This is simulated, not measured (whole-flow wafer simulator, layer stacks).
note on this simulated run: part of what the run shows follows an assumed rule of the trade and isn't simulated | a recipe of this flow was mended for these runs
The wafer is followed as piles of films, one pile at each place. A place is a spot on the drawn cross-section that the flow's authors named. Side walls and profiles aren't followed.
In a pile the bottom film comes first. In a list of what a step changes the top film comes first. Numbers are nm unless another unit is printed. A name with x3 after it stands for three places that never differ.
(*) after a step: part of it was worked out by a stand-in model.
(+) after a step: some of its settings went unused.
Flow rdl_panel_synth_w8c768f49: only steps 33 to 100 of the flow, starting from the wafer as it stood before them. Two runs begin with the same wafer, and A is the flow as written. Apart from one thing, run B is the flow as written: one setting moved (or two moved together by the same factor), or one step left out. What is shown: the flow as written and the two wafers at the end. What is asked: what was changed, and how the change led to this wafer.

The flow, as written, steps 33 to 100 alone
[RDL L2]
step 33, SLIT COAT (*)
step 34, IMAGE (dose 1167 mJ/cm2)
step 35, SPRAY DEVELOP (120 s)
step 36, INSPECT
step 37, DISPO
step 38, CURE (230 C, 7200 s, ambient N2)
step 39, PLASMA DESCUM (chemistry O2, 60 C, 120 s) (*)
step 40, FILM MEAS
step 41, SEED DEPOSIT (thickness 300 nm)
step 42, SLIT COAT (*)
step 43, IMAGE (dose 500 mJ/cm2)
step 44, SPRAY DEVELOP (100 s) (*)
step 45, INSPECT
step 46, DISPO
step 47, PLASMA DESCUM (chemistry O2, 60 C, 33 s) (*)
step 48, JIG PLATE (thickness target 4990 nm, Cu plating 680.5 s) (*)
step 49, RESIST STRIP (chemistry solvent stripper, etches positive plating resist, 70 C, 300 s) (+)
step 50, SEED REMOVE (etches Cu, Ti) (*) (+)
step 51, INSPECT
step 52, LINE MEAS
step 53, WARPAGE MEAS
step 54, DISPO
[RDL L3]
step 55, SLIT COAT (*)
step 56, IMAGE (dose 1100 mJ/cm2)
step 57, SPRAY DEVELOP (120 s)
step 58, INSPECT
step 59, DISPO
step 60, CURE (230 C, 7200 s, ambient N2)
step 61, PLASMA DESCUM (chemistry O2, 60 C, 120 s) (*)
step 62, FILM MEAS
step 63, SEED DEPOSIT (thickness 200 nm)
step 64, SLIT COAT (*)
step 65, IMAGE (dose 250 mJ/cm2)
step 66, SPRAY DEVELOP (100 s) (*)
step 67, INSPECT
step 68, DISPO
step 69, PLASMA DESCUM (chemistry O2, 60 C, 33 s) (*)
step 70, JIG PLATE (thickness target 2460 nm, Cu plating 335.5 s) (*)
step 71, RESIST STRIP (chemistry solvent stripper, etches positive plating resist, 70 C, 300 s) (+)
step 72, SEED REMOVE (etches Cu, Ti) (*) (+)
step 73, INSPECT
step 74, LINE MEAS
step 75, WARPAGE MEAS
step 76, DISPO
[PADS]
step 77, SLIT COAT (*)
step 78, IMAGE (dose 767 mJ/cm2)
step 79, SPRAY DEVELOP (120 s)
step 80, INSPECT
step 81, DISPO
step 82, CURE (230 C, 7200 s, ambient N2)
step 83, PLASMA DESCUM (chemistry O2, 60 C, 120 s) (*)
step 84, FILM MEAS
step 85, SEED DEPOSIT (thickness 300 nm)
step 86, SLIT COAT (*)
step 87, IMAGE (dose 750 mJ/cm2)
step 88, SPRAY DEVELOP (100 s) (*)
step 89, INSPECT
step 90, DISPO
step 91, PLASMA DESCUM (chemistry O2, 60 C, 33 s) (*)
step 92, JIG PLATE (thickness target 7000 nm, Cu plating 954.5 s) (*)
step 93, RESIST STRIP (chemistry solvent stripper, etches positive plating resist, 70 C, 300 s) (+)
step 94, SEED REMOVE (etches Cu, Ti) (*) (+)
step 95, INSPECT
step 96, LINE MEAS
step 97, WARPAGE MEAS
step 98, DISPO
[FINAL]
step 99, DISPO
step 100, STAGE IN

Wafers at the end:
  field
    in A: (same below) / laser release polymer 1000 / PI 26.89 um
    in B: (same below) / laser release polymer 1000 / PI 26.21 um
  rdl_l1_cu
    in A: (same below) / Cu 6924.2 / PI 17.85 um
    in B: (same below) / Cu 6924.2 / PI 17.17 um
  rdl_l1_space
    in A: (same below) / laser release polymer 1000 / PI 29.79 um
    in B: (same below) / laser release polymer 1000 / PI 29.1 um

What caused this: step 48, JIG PLATE: Cu plating 374.3 s was run, while the flow as written has Cu plating 680.5 s.

How this came from the change, step by step:
  step 48, JIG PLATE (thickness target 4990 nm, Cu plating 680.5 s) (*)
      rdl_l2_cu, rdl_l2_land, rdl_l2_via, rdl_l2_rim, rdl_l3_land, rdl_l3_via: A +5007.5 Cu | B +2754.3 Cu
  step 55, SLIT COAT (*)
      rdl_l2_space: A +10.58 um PI | B +8772.7 PI
      rdl_l2_via: A +10.74 um PI (new film) | B +9601.5 PI (new film)
      (and at 14 other places as well)
  step 64, SLIT COAT (*)
      rdl_l2_cu: A +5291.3 ILINE-POS-THICK-GRADE-A (new film) | B +5139.3 ILINE-POS-THICK-GRADE-A (new film)
      rdl_l2_space: A +5624.6 ILINE-POS-THICK-GRADE-A (new film) | B +5332.6 ILINE-POS-THICK-GRADE-A (new film)
      (and at 7 other places as well)
  step 66, SPRAY DEVELOP (100 s) (*)
      rdl_l3_cu: A -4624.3 ILINE-POS-THICK-GRADE-A (all of it) | B -4459.4 ILINE-POS-THICK-GRADE-A (all of it)
      rdl_l3_land: A -2880.1 ILINE-POS-THICK-GRADE-A (all of it) | B -3033.3 ILINE-POS-THICK-GRADE-A (all of it)
      (and at 1 other place as well)
  step 71, RESIST STRIP (chemistry solvent stripper, etches positive plating resist, 70 C, 300 s) (+)
      rdl_l2_cu: A -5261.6 ILINE-POS-THICK-GRADE-A (all of it) | B -5109.6 ILINE-POS-THICK-GRADE-A (all of it)
      rdl_l2_space: A -5594.9 ILINE-POS-THICK-GRADE-A (all of it) | B -5302.9 ILINE-POS-THICK-GRADE-A (all of it)
      (and at 4 other places as well)
  step 77, SLIT COAT (*)
      rdl_l2_cu: A +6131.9 PI | B +6004.3 PI
      rdl_l2_space: A +6474.9 PI | B +6205.8 PI
      (and at 7 other places as well)
  step 86, SLIT COAT (*)
      rdl_l2_cu: A +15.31 um ILINE-POS-THICK-GRADE-A (new film) | B +15.16 um ILINE-POS-THICK-GRADE-A (new film)
      rdl_l2_space: A +15.33 um ILINE-POS-THICK-GRADE-A (new film) | B +15.16 um ILINE-POS-THICK-GRADE-A (new film)
      (and at 8 other places as well)
  step 93, RESIST STRIP (chemistry solvent stripper, etches positive plating resist, 70 C, 300 s) (+)
      rdl_l2_cu: A -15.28 um ILINE-POS-THICK-GRADE-A (all of it) | B -15.13 um ILINE-POS-THICK-GRADE-A (all of it)
      rdl_l2_space: A -15.3 um ILINE-POS-THICK-GRADE-A (all of it) | B -15.13 um ILINE-POS-THICK-GRADE-A (all of it)
      (and at 8 other places as well)
